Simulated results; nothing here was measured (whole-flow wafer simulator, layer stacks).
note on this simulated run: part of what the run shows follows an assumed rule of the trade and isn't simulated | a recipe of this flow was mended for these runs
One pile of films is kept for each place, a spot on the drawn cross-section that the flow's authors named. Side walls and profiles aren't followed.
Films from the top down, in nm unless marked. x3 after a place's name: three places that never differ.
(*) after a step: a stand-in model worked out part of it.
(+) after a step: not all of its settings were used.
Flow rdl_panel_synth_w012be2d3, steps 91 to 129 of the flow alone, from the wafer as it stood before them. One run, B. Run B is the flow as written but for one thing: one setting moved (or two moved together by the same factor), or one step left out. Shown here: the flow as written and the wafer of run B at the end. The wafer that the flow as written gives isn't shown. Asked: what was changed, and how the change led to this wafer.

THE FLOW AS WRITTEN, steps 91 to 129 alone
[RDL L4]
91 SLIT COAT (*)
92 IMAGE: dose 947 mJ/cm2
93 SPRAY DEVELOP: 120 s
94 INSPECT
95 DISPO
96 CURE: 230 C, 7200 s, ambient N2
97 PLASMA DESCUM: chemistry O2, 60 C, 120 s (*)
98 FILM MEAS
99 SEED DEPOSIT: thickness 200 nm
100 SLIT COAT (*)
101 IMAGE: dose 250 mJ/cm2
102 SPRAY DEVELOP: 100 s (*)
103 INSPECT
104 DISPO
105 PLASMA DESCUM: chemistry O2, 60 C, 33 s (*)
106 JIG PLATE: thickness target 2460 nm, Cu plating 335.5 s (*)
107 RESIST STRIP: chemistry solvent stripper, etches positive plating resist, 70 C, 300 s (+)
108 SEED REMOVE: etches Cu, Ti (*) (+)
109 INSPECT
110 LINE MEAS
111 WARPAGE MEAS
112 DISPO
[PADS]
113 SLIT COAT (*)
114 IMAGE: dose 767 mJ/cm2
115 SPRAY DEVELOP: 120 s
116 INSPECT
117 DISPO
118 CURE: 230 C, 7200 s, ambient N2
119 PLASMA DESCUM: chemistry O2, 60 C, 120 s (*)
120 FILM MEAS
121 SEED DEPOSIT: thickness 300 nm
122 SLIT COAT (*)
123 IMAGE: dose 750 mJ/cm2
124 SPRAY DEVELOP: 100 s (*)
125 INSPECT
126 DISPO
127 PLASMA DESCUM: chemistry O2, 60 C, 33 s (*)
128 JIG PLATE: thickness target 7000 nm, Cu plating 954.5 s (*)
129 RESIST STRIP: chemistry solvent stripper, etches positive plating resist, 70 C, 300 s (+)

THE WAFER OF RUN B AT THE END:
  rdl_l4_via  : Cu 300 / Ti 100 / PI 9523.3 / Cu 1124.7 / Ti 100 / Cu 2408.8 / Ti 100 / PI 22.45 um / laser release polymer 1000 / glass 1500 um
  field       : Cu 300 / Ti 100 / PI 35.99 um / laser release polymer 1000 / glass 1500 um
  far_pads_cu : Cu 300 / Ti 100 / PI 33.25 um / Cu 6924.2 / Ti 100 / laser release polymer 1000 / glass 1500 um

The cause: step 106, JIG PLATE: Cu plating 161 s was run, where the flow has Cu plating 335.5 s.

How the change led to this, step by step:
  106 JIG PLATE: thickness target 2460 nm, Cu plating 335.5 s (*)
      rdl_l4_cu, rdl_l4_land, rdl_l4_via, pads_land, pads_via: Cu +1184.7 (as written it would be: Cu +2468.8)
  113 SLIT COAT (*)
      rdl_l4_via: PI +9523.3 (new film) (as written it would be: PI +10.89 um (new film))
      field: PI +5424.2 (as written it would be: PI +5893.8)
      (and at 21 more places)
  122 SLIT COAT (*)
      rdl_l2_cu, rdl_l2_space: ILINE-POS-THICK-GRADE-A +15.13 um (new film) (as written it would be: ILINE-POS-THICK-GRADE-A +15.12 um (new film))
      rdl_l1_space: ILINE-POS-THICK-GRADE-A +15.18 um (new film) (as written it would be: ILINE-POS-THICK-GRADE-A +15.17 um (new film))
      (and at 12 more places)
  124 SPRAY DEVELOP: 100 s (*)
      pads_cu: ILINE-POS-THICK-GRADE-A -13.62 um (all of it) (as written it would be: ILINE-POS-THICK-GRADE-A -13.68 um (all of it))
      pads_land: ILINE-POS-THICK-GRADE-A -13.22 um (all of it) (as written it would be: ILINE-POS-THICK-GRADE-A -13.11 um (all of it))
      (and at 1 more place)
  128 JIG PLATE: thickness target 7000 nm, Cu plating 954.5 s (*)
      pads_via: Cu +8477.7 (as written it would be: Cu +8307.4)
  129 RESIST STRIP: chemistry solvent stripper, etches positive plating resist, 70 C, 300 s (+)
      rdl_l2_cu, rdl_l2_space: ILINE-POS-THICK-GRADE-A -15.1 um (all of it) (as written it would be: ILINE-POS-THICK-GRADE-A -15.09 um (all of it))
      rdl_l1_space: ILINE-POS-THICK-GRADE-A -15.15 um (all of it) (as written it would be: ILINE-POS-THICK-GRADE-A -15.14 um (all of it))
      (and at 10 more places)
